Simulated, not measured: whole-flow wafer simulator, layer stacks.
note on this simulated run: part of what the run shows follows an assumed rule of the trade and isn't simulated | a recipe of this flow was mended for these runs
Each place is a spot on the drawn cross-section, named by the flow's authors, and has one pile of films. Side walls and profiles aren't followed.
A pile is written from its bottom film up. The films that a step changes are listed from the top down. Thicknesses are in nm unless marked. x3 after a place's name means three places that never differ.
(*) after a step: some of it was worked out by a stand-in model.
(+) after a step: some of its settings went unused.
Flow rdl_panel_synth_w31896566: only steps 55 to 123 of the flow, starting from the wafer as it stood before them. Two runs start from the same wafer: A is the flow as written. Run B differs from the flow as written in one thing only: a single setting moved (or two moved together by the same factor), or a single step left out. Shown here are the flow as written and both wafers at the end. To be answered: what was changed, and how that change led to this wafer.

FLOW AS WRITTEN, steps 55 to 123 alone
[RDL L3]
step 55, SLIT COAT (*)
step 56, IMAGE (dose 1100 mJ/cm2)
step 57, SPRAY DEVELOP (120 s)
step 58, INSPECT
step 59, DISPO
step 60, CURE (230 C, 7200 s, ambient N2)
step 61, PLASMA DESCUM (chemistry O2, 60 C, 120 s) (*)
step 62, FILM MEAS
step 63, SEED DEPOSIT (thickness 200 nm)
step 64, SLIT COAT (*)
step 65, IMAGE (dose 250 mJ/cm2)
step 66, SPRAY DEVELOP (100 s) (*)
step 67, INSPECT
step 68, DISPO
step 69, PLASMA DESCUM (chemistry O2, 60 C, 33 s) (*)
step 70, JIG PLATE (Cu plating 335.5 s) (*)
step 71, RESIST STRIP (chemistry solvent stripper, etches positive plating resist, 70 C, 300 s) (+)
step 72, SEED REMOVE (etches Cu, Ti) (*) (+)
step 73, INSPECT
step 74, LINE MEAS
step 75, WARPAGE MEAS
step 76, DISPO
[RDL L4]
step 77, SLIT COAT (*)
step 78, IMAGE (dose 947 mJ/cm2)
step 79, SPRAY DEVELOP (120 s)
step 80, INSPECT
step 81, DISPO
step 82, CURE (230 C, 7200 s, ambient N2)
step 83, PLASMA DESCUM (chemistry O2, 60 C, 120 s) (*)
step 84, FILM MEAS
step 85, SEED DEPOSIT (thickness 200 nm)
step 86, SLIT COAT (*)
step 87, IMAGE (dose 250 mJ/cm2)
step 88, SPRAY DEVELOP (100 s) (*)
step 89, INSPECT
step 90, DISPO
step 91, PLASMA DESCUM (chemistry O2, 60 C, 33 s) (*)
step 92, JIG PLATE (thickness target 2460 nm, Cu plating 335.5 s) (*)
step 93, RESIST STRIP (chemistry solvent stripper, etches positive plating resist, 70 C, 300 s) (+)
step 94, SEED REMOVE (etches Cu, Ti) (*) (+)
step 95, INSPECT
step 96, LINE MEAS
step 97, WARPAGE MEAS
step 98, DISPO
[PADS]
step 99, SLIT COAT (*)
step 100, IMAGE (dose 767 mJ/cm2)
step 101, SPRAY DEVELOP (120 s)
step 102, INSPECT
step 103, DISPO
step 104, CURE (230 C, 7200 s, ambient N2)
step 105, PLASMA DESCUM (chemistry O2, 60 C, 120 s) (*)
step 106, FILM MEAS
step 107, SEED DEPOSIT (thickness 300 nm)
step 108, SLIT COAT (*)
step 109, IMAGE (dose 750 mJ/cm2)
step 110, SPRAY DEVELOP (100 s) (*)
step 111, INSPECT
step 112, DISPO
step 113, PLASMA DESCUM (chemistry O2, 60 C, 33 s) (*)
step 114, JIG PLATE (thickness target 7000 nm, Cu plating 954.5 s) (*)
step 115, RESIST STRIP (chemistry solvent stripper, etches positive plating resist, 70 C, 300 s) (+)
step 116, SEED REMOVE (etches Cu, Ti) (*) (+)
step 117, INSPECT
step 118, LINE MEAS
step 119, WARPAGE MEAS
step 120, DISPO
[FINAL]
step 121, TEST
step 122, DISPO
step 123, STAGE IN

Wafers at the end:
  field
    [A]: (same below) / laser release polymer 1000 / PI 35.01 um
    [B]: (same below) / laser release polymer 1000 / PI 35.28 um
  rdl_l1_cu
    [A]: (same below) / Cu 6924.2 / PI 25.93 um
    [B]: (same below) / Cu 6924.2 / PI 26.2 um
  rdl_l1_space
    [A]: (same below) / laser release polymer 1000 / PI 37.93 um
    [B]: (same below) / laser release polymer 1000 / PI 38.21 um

The reason: step 70, JIG PLATE: Cu plating 389.2 s was run, though the flow has Cu plating 335.5 s.

Step by step, how the change led to this:
  step 70, JIG PLATE (Cu plating 335.5 s) (*)
      rdl_l3_cu, rdl_l3_land, rdl_l3_via, rdl_l4_land, rdl_l4_via: A +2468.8 Cu | B +2864 Cu
  step 77, SLIT COAT (*)
      field, pads_cu, pads_space, pads_land, pads_via: A +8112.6 PI | B +8389 PI
      rdl_l1_cu: A +7979.2 PI | B +8254.2 PI
      (also at 12 further places)
  step 99, SLIT COAT (*)
      rdl_l4_via: A +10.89 um PI (new film) | B +10.86 um PI (new film)
  step 108, SLIT COAT (*)
      rdl_l4_cu, rdl_l4_space: A +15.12 um ILINE-POS-THICK-GRADE-A (new film) | B +15.13 um ILINE-POS-THICK-GRADE-A (new film)
      rdl_l2_via: A +14.76 um ILINE-POS-THICK-GRADE-A (new film) | B +14.77 um ILINE-POS-THICK-GRADE-A (new film)
      (also at 7 further places)
  step 115, RESIST STRIP (chemistry solvent stripper, etches positive plating resist, 70 C, 300 s) (+)
      rdl_l4_cu, rdl_l4_space: A -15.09 um ILINE-POS-THICK-GRADE-A (all of it) | B -15.1 um ILINE-POS-THICK-GRADE-A (all of it)
      rdl_l2_via: A -14.73 um ILINE-POS-THICK-GRADE-A (all of it) | B -14.74 um ILINE-POS-THICK-GRADE-A (all of it)
      (also at 7 further places)
